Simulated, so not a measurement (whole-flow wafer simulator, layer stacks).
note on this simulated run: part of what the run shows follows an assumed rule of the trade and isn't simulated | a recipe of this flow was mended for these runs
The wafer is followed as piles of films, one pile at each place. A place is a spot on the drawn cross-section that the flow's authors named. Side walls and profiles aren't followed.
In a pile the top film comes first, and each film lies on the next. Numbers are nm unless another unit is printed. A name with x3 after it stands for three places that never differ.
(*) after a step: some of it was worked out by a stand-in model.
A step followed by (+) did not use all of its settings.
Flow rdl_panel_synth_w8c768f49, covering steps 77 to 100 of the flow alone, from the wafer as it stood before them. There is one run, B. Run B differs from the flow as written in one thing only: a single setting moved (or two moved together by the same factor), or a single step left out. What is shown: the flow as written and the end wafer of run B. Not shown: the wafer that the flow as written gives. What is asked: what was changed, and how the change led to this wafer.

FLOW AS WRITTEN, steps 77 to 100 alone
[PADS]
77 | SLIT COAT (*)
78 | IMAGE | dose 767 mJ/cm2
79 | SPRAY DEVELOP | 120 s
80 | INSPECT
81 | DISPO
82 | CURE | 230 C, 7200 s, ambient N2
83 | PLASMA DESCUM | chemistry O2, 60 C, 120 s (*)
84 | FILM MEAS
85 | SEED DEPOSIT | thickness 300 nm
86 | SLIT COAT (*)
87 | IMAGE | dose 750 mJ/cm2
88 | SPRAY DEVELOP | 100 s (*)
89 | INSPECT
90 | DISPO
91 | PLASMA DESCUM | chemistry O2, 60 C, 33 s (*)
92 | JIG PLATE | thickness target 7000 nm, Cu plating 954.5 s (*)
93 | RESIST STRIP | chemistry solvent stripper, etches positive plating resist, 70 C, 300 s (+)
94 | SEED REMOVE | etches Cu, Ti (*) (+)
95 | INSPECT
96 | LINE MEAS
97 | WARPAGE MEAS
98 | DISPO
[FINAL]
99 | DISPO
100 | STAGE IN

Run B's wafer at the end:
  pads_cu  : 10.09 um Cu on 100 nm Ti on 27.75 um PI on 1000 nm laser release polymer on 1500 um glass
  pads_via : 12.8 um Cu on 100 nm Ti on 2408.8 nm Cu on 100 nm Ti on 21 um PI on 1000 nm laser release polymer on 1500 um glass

Cause: step 92, JIG PLATE: Cu plating 1384 s was run, whereas the flow has Cu plating 954.5 s.

Step by step, how the change led to this:
  92 | JIG PLATE | thickness target 7000 nm, Cu plating 954.5 s (*)
      pads_cu, pads_land: +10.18 um Cu (in the flow as written it would be: +7023.8 Cu)
      pads_via: +12.89 um Cu (in the flow as written it would be: +8307.4 Cu)
